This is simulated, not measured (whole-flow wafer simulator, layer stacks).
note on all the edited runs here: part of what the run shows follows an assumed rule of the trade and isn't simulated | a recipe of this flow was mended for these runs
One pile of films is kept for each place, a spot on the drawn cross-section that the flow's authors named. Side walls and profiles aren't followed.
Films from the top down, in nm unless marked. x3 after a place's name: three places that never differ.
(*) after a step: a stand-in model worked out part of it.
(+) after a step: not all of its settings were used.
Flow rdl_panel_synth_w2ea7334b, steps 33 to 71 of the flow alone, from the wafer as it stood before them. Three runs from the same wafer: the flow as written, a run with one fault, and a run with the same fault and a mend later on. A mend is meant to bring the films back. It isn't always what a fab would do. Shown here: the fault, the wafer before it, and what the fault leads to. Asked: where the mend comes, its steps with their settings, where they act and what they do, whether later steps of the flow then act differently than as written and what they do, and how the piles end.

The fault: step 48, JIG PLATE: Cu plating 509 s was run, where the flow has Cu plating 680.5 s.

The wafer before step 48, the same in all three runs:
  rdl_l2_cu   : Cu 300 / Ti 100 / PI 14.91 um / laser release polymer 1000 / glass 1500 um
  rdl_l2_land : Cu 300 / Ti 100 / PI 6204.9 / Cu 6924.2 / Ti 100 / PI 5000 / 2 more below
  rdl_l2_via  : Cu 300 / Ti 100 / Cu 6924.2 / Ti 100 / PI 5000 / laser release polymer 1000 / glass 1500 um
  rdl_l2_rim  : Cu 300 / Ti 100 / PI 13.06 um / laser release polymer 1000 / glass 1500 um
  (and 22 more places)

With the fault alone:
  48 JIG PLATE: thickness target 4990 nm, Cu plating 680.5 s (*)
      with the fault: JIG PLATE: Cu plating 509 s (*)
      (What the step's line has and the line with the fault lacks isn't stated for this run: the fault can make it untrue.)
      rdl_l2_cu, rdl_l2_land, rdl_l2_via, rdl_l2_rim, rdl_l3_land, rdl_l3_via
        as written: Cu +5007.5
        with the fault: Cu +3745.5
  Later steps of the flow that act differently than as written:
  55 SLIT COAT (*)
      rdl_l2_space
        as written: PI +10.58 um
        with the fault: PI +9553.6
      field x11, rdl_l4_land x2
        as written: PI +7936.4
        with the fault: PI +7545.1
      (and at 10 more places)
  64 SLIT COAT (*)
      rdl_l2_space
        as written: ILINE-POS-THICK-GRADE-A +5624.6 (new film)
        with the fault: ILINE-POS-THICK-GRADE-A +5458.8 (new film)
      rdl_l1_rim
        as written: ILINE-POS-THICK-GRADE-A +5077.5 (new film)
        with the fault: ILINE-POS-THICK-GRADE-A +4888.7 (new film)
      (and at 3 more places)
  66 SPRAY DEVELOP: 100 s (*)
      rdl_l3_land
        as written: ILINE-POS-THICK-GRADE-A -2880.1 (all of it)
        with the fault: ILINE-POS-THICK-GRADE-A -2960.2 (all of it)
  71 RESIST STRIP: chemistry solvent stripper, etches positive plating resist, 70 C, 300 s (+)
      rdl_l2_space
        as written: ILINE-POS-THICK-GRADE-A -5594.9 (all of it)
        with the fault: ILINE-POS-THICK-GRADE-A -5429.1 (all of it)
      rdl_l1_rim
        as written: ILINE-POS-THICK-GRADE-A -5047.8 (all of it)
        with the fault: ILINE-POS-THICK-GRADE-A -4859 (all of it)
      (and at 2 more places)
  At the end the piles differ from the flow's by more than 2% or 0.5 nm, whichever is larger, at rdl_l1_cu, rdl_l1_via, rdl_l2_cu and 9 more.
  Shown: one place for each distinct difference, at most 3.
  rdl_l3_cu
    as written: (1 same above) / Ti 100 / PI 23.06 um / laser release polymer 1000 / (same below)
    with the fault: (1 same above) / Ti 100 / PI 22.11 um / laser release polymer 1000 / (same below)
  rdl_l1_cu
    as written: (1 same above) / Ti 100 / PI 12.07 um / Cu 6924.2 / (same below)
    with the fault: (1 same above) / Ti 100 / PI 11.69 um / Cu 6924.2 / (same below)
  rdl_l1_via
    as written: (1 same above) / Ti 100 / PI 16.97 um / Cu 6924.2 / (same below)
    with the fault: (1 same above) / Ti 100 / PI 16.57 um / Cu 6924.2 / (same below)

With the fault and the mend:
  The mend comes after step 48.
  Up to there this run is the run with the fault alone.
  48a JIG PLATE: Cu plating 171.5 s (*) (the flow's step 48 once more, with other settings)
      rdl_l2_cu, rdl_l2_land, rdl_l2_via, rdl_l2_rim, rdl_l3_land, rdl_l3_via
        Cu +1262
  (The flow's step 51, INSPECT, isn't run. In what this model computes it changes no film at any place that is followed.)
  No later step of the flow acts differently than as written at any place that is followed.
  At the end the piles are the same as the flow's at every place that both follow.
